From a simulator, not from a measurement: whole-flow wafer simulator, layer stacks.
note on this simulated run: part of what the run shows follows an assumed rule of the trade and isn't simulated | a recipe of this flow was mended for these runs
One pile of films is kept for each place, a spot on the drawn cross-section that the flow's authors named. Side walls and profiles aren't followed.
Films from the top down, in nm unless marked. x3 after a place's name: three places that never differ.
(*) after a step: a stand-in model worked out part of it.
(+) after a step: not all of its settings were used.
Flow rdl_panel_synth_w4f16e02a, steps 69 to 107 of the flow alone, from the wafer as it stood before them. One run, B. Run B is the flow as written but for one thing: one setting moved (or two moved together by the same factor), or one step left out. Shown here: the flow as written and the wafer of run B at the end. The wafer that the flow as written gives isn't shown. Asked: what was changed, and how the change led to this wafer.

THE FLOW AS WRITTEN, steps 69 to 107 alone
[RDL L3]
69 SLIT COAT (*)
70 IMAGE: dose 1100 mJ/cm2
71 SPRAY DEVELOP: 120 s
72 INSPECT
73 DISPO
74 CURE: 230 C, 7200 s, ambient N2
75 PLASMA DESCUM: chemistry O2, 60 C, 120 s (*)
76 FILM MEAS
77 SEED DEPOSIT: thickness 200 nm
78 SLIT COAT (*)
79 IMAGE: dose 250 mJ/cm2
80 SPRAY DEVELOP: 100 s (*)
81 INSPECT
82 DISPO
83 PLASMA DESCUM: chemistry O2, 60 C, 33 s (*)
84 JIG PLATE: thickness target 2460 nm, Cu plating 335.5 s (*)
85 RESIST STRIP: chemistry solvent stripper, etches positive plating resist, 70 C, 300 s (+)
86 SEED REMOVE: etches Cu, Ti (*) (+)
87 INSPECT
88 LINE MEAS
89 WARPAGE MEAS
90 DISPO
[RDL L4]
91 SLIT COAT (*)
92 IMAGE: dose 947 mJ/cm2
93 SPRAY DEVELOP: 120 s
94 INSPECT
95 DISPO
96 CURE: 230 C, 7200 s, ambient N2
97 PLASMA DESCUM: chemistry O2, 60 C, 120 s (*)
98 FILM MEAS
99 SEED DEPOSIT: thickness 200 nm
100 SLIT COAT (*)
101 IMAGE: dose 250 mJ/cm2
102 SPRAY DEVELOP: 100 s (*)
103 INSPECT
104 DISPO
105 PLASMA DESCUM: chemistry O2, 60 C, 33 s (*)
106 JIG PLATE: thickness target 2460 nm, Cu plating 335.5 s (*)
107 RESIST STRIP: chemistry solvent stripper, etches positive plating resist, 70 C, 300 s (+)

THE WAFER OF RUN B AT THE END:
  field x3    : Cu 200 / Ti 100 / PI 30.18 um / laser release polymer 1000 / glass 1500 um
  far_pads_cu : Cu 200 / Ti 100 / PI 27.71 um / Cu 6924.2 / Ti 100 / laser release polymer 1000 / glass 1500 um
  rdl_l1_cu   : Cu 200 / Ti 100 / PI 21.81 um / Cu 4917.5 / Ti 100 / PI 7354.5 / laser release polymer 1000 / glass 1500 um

The cause: step 84, JIG PLATE: Cu plating 257.7 s was run, where the flow has Cu plating 335.5 s.

How the change led to this, step by step:
  84 JIG PLATE: thickness target 2460 nm, Cu plating 335.5 s (*)
      rdl_l3_cu, rdl_l3_land, rdl_l3_via, rdl_l4_land, rdl_l4_via: Cu +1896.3 (as written it would be: Cu +2468.8)
  91 SLIT COAT (*)
      field x3, pads_land x2: PI +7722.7 (as written it would be: PI +8112.6)
      far_pads_cu: PI +7663.2 (as written it would be: PI +7829.7)
      (and at 13 more places)
  100 SLIT COAT (*)
      rdl_l3_land: ILINE-POS-THICK-GRADE-A +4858 (new film) (as written it would be: ILINE-POS-THICK-GRADE-A +4693.2 (new film))
      rdl_l3_via: ILINE-POS-THICK-GRADE-A +4847.7 (new film) (as written it would be: ILINE-POS-THICK-GRADE-A +4627.8 (new film))
  107 RESIST STRIP: chemistry solvent stripper, etches positive plating resist, 70 C, 300 s (+)
      rdl_l3_land: ILINE-POS-THICK-GRADE-A -4828.3 (all of it) (as written it would be: ILINE-POS-THICK-GRADE-A -4663.5 (all of it))
      rdl_l3_via: ILINE-POS-THICK-GRADE-A -4818 (all of it) (as written it would be: ILINE-POS-THICK-GRADE-A -4598.1 (all of it))
